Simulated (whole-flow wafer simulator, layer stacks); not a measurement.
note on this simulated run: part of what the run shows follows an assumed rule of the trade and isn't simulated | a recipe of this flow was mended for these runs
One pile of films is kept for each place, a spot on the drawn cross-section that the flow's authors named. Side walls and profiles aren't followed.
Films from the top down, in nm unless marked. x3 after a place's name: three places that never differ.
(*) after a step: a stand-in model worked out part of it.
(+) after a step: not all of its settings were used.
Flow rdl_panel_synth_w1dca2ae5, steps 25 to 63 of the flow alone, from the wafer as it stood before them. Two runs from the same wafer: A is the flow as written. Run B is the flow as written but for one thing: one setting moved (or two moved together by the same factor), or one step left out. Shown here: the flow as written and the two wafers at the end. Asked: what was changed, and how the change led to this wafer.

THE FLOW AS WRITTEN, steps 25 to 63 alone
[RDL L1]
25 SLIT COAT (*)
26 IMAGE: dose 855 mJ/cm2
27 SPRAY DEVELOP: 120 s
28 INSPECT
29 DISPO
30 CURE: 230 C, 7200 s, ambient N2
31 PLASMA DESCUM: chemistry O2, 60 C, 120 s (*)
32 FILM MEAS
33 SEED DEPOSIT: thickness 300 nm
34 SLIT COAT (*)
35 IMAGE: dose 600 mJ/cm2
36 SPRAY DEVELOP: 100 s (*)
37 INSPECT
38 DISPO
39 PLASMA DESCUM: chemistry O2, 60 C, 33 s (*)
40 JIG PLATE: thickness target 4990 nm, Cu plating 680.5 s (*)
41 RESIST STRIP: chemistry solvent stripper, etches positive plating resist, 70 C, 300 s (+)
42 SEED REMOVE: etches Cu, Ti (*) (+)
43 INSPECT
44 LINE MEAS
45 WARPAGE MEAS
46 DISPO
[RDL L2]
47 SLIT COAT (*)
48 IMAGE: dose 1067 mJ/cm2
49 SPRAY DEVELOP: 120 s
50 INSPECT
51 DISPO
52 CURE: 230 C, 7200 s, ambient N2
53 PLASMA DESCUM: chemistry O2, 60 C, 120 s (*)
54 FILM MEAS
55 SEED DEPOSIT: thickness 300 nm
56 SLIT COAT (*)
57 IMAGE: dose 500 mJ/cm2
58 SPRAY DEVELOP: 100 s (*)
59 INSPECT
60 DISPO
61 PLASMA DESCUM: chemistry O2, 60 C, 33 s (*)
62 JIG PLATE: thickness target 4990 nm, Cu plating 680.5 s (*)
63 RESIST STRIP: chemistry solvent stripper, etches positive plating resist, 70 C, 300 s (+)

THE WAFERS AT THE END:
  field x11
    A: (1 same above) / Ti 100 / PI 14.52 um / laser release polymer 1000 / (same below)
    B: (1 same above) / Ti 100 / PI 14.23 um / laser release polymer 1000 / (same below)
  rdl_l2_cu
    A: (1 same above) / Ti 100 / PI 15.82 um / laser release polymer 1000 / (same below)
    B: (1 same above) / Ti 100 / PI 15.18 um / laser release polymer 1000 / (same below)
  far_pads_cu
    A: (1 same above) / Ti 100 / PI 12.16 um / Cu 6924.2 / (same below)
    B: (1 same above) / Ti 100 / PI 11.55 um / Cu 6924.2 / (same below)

The cause: step 40, JIG PLATE: Cu plating 505.6 s was run, where the flow has Cu plating 680.5 s.

How the change led to this, step by step:
  40 JIG PLATE: thickness target 4990 nm, Cu plating 680.5 s (*)
      rdl_l1_cu, rdl_l1_land, rdl_l1_via, rdl_l1_rim, rdl_l2_land, rdl_l2_via: A Cu +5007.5 | B Cu +3720.5
  47 SLIT COAT (*)
      field x11, rdl_l2_rim x3: A PI +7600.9 | B PI +7311.4
      rdl_l2_cu, rdl_l2_space: A PI +8899.9 | B PI +8268.4
      (and at 5 more places)
  56 SLIT COAT (*)
      rdl_l1_cu: A ILINE-POS-THICK-GRADE-A +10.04 um (new film) | B ILINE-POS-THICK-GRADE-A +10.15 um (new film)
      rdl_l1_space: A ILINE-POS-THICK-GRADE-A +11.02 um (new film) | B ILINE-POS-THICK-GRADE-A +10.91 um (new film)
      (and at 4 more places)
  58 SPRAY DEVELOP: 100 s (*)
      rdl_l2_land: A ILINE-POS-THICK-GRADE-A -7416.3 (all of it) | B ILINE-POS-THICK-GRADE-A -7604.5 (all of it)
      rdl_l2_via: A ILINE-POS-THICK-GRADE-A -12.83 um (all of it) | B ILINE-POS-THICK-GRADE-A -13.04 um (all of it)
  63 RESIST STRIP: chemistry solvent stripper, etches positive plating resist, 70 C, 300 s (+)
      rdl_l1_cu: A ILINE-POS-THICK-GRADE-A -10.01 um (all of it) | B ILINE-POS-THICK-GRADE-A -10.12 um (all of it)
      rdl_l1_space: A ILINE-POS-THICK-GRADE-A -10.99 um (all of it) | B ILINE-POS-THICK-GRADE-A -10.88 um (all of it)
      (and at 2 more places)
